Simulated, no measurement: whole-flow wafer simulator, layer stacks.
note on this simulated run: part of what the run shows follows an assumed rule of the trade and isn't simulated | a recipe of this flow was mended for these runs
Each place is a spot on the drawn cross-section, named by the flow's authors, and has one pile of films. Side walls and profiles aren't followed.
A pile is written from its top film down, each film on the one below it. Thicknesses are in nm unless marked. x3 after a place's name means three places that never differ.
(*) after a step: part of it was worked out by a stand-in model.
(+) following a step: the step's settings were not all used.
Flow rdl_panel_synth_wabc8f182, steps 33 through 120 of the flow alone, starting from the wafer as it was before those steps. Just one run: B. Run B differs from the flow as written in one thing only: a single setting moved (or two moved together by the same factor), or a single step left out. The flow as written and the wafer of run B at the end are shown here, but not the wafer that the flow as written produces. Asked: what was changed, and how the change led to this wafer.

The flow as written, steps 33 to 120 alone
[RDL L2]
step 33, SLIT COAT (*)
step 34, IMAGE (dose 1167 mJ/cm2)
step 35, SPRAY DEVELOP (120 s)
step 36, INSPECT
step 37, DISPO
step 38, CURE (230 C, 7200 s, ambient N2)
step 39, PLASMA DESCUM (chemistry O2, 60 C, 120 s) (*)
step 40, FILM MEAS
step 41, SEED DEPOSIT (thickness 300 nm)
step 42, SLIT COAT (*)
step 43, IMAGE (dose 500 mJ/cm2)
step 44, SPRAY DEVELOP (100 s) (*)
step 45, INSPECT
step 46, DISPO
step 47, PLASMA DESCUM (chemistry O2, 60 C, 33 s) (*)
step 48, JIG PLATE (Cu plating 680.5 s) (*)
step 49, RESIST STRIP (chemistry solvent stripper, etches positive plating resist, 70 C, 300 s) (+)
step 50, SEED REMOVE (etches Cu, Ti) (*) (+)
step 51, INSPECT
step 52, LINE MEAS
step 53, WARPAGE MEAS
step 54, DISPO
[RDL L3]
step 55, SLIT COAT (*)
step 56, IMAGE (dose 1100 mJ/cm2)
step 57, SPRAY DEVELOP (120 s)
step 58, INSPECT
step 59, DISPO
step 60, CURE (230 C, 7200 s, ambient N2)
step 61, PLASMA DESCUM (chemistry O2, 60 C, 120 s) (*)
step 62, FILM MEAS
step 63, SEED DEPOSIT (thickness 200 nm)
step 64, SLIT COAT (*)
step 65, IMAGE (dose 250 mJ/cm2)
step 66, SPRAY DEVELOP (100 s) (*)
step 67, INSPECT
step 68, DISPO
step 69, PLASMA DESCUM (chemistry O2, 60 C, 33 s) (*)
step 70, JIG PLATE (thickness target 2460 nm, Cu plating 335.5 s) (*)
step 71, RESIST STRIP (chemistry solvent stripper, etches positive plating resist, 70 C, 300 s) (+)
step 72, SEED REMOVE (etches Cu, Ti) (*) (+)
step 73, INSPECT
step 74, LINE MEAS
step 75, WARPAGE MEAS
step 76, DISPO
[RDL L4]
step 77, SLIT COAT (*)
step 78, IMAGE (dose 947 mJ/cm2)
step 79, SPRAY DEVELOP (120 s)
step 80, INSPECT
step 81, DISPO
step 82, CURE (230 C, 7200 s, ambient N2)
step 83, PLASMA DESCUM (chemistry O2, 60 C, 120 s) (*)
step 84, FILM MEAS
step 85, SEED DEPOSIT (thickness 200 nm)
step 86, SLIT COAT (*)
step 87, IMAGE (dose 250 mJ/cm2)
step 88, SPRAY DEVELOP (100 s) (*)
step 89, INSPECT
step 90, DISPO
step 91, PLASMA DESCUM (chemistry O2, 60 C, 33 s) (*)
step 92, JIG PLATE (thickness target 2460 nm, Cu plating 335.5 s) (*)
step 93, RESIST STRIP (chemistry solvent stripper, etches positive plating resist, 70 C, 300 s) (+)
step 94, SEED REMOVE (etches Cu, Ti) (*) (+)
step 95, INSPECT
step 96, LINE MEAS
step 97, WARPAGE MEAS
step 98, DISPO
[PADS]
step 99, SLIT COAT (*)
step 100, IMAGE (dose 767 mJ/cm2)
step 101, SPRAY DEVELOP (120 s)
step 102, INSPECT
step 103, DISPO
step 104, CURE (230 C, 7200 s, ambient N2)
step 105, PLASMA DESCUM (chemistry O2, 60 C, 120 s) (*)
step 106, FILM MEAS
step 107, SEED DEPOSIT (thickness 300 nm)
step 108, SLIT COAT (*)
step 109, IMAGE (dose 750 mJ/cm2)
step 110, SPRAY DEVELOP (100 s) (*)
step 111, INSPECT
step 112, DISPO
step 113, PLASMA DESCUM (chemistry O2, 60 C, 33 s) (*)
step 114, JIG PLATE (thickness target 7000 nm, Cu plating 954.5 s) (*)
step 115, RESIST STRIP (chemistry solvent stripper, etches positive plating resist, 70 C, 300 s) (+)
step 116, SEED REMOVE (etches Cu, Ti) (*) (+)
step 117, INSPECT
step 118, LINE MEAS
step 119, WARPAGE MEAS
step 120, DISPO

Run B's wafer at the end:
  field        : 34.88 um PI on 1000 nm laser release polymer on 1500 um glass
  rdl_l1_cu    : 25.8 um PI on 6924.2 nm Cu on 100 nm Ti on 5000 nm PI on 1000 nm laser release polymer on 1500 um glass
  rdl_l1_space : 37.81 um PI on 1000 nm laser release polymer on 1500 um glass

The reason: step 48, JIG PLATE: Cu plating 626.1 s was run, though the flow has Cu plating 680.5 s.

Step by step, how the change led to this:
  step 48, JIG PLATE (Cu plating 680.5 s) (*)
      rdl_l2_cu, rdl_l2_land, rdl_l2_via, rdl_l2_rim, rdl_l3_land, rdl_l3_via: +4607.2 Cu (it would be, as written: +5007.5 Cu)
  step 55, SLIT COAT (*)
      rdl_l3_cu, rdl_l3_space: +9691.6 PI (it would be, as written: +9998.1 PI)
      rdl_l2_space: +10.25 um PI (it would be, as written: +10.58 um PI)
      (also at 2 further places)
  step 64, SLIT COAT (*)
      rdl_l2_via: +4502 ILINE-POS-THICK-GRADE-A (new film) (it would be, as written: +4385.9 ILINE-POS-THICK-GRADE-A (new film))
  step 71, RESIST STRIP (chemistry solvent stripper, etches positive plating resist, 70 C, 300 s) (+)
      rdl_l2_via: -4472.3 ILINE-POS-THICK-GRADE-A (all of it) (it would be, as written: -4356.2 ILINE-POS-THICK-GRADE-A (all of it))
  step 77, SLIT COAT (*)
      rdl_l3_via: +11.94 um PI (new film) (it would be, as written: +11.89 um PI (new film))
  step 108, SLIT COAT (*)
      rdl_l2_cu, rdl_l2_space: +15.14 um ILINE-POS-THICK-GRADE-A (new film) (it would be, as written: +15.16 um ILINE-POS-THICK-GRADE-A (new film))
      rdl_l2_land: +14.86 um ILINE-POS-THICK-GRADE-A (new film) (it would be, as written: +14.84 um ILINE-POS-THICK-GRADE-A (new film))
      (also at 4 further places)
  step 115, RESIST STRIP (chemistry solvent stripper, etches positive plating resist, 70 C, 300 s) (+)
      rdl_l2_cu, rdl_l2_space: -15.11 um ILINE-POS-THICK-GRADE-A (all of it) (it would be, as written: -15.13 um ILINE-POS-THICK-GRADE-A (all of it))
      rdl_l2_land: -14.83 um ILINE-POS-THICK-GRADE-A (all of it) (it would be, as written: -14.81 um ILINE-POS-THICK-GRADE-A (all of it))
      (also at 4 further places)
